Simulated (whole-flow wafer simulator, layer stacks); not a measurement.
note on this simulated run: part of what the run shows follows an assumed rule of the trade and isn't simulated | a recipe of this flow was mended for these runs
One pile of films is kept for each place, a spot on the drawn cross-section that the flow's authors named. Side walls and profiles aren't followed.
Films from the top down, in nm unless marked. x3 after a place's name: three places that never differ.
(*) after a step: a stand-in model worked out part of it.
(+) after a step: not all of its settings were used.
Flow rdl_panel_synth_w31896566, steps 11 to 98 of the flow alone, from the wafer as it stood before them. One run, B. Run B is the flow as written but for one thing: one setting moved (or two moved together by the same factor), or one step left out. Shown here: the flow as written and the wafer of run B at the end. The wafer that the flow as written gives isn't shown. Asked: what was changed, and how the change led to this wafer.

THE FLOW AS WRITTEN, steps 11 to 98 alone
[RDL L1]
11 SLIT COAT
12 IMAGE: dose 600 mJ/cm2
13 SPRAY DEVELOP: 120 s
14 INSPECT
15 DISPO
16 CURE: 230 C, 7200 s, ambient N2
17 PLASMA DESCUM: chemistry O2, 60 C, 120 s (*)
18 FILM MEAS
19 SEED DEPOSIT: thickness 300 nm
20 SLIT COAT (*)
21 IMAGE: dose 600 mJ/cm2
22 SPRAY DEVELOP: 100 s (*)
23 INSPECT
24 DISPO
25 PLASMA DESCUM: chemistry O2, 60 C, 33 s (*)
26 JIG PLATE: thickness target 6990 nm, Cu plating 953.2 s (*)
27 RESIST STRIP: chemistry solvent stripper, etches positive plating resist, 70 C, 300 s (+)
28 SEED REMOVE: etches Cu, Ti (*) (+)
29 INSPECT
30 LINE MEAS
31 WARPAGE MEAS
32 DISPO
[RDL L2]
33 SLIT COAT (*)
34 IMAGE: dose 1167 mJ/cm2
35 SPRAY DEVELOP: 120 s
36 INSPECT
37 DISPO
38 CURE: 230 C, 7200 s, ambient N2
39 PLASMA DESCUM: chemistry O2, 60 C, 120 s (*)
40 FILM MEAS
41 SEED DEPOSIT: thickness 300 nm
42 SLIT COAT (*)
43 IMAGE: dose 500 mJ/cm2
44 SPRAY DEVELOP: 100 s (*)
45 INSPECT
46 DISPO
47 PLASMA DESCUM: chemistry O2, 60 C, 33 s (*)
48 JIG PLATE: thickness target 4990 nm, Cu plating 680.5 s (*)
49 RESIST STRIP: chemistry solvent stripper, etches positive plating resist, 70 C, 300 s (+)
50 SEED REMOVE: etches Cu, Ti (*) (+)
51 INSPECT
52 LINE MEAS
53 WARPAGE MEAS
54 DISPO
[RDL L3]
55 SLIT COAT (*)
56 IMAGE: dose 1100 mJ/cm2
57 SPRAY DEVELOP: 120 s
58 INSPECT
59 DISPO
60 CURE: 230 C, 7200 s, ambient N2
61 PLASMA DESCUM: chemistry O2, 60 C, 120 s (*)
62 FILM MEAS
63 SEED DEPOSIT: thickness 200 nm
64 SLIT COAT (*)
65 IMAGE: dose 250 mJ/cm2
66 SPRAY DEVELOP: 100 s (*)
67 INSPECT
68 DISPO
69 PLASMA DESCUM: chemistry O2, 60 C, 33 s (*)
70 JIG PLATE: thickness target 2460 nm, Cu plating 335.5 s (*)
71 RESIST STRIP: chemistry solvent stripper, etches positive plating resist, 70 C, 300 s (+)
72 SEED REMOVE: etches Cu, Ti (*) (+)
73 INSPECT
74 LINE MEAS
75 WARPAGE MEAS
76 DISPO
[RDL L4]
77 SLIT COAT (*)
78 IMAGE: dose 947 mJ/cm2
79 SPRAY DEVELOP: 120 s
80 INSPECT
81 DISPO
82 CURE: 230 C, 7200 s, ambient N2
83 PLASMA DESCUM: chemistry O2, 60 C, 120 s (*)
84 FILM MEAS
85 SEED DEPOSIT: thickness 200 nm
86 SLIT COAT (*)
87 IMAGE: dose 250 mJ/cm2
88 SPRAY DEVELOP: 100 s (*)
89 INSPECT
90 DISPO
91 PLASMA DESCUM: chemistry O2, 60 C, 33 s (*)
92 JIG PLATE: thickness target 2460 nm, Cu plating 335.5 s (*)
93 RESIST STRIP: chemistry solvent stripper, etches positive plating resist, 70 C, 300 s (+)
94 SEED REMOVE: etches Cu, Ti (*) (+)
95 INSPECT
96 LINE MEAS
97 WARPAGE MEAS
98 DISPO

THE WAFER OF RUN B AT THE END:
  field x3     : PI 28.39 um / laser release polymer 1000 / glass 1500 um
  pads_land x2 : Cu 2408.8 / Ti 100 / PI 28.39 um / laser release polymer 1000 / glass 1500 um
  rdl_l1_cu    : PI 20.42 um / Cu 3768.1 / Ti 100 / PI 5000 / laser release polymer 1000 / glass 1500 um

The cause: step 26, JIG PLATE: Cu plating 524.3 s was run, where the flow has Cu plating 953.2 s.

How the change led to this, step by step:
  26 JIG PLATE: thickness target 6990 nm, Cu plating 953.2 s (*)
      rdl_l1_cu, rdl_l1_via, rdl_l1_rim, rdl_l2_land, rdl_l2_via: Cu +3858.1 (as written it would be: Cu +7014.2)
  33 SLIT COAT (*)
      rdl_l1_space: PI +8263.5 (as written it would be: PI +10.38 um)
      field x3, rdl_l3_cu, rdl_l3_space and 9 more: PI +7342.1 (as written it would be: PI +8062.5)
      (and at 6 more places)
  42 SLIT COAT (*)
      rdl_l2_cu, rdl_l2_space: ILINE-POS-THICK-GRADE-A +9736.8 (new film) (as written it would be: ILINE-POS-THICK-GRADE-A +10.13 um (new film))
      rdl_l1_space: ILINE-POS-THICK-GRADE-A +10.08 um (new film) (as written it would be: ILINE-POS-THICK-GRADE-A +10.52 um (new film))
      (and at 4 more places)
  44 SPRAY DEVELOP: 100 s (*)
      rdl_l2_cu: ILINE-POS-THICK-GRADE-A -9736.8 (all of it) (as written it would be: ILINE-POS-THICK-GRADE-A -10.13 um (all of it))
      rdl_l2_land: ILINE-POS-THICK-GRADE-A -7584.2 (all of it) (as written it would be: ILINE-POS-THICK-GRADE-A -7139.5 (all of it))
      (and at 1 more place)
  49 RESIST STRIP: chemistry solvent stripper, etches positive plating resist, 70 C, 300 s (+)
      rdl_l2_space: ILINE-POS-THICK-GRADE-A -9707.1 (all of it) (as written it would be: ILINE-POS-THICK-GRADE-A -10.1 um (all of it))
      rdl_l1_space: ILINE-POS-THICK-GRADE-A -10.05 um (all of it) (as written it would be: ILINE-POS-THICK-GRADE-A -10.49 um (all of it))
      (and at 2 more places)
  55 SLIT COAT (*)
      rdl_l1_space: PI +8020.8 (as written it would be: PI +8409.5)
      rdl_l1_via: PI +8361 (as written it would be: PI +8010.4)
      (and at 5 more places)
  64 SLIT COAT (*)
      rdl_l1_space: ILINE-POS-THICK-GRADE-A +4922 (new film) (as written it would be: ILINE-POS-THICK-GRADE-A +5109.9 (new film))
      rdl_l1_via: ILINE-POS-THICK-GRADE-A +5179.9 (new film) (as written it would be: ILINE-POS-THICK-GRADE-A +4989.6 (new film))
      (and at 4 more places)
  71 RESIST STRIP: chemistry solvent stripper, etches positive plating resist, 70 C, 300 s (+)
      rdl_l1_space: ILINE-POS-THICK-GRADE-A -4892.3 (all of it) (as written it would be: ILINE-POS-THICK-GRADE-A -5080.2 (all of it))
      rdl_l1_via: ILINE-POS-THICK-GRADE-A -5150.2 (all of it) (as written it would be: ILINE-POS-THICK-GRADE-A -4959.9 (all of it))
      (and at 4 more places)
  77 SLIT COAT (*)
      rdl_l1_space: PI +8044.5 (as written it would be: PI +8225.4)
      rdl_l1_via: PI +8285.5 (as written it would be: PI +8105.1)
      (and at 3 more places)
  86 SLIT COAT (*)
      rdl_l2_via: ILINE-POS-THICK-GRADE-A +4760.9 (new film) (as written it would be: ILINE-POS-THICK-GRADE-A +4655.1 (new film))
  93 RESIST STRIP: chemistry solvent stripper, etches positive plating resist, 70 C, 300 s (+)
      rdl_l2_via: ILINE-POS-THICK-GRADE-A -4731.2 (all of it) (as written it would be: ILINE-POS-THICK-GRADE-A -4625.4 (all of it))
